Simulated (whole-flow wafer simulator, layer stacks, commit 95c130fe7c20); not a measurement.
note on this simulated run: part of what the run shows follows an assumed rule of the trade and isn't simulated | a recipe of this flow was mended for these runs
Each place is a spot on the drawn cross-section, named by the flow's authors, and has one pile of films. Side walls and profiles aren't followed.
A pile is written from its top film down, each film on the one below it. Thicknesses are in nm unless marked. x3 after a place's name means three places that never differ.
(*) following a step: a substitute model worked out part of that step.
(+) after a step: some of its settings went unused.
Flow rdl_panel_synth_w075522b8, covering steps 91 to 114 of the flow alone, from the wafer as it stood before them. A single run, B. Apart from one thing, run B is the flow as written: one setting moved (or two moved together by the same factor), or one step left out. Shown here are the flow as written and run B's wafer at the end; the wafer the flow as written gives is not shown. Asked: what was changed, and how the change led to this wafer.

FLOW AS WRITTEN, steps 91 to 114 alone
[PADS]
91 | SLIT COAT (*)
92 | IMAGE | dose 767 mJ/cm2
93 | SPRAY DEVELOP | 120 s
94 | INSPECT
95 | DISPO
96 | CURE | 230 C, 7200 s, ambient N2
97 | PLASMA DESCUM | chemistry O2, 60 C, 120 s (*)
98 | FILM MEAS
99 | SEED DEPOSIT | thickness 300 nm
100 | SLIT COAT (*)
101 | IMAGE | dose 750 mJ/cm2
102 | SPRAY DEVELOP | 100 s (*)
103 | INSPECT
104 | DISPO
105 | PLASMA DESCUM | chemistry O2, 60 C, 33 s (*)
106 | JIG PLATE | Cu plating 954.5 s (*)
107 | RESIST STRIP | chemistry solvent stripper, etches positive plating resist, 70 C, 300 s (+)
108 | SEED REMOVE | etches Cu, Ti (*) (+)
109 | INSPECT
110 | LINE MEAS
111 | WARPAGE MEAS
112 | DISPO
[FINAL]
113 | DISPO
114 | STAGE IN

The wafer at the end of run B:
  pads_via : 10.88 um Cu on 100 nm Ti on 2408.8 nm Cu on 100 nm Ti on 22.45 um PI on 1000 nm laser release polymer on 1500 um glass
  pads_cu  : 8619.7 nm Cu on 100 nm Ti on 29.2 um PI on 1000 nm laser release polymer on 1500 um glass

Cause: step 106, JIG PLATE: Cu plating 1184 s was run, though the flow has Cu plating 954.5 s.

Step by step, how the change led to this:
  106 | JIG PLATE | Cu plating 954.5 s (*)
      pads_via: Cu gains 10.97 um (as written it would have been: Cu gains 8307.4)
      pads_cu, pads_land: Cu gains 8709.7 (as written it would have been: Cu gains 7023.8)
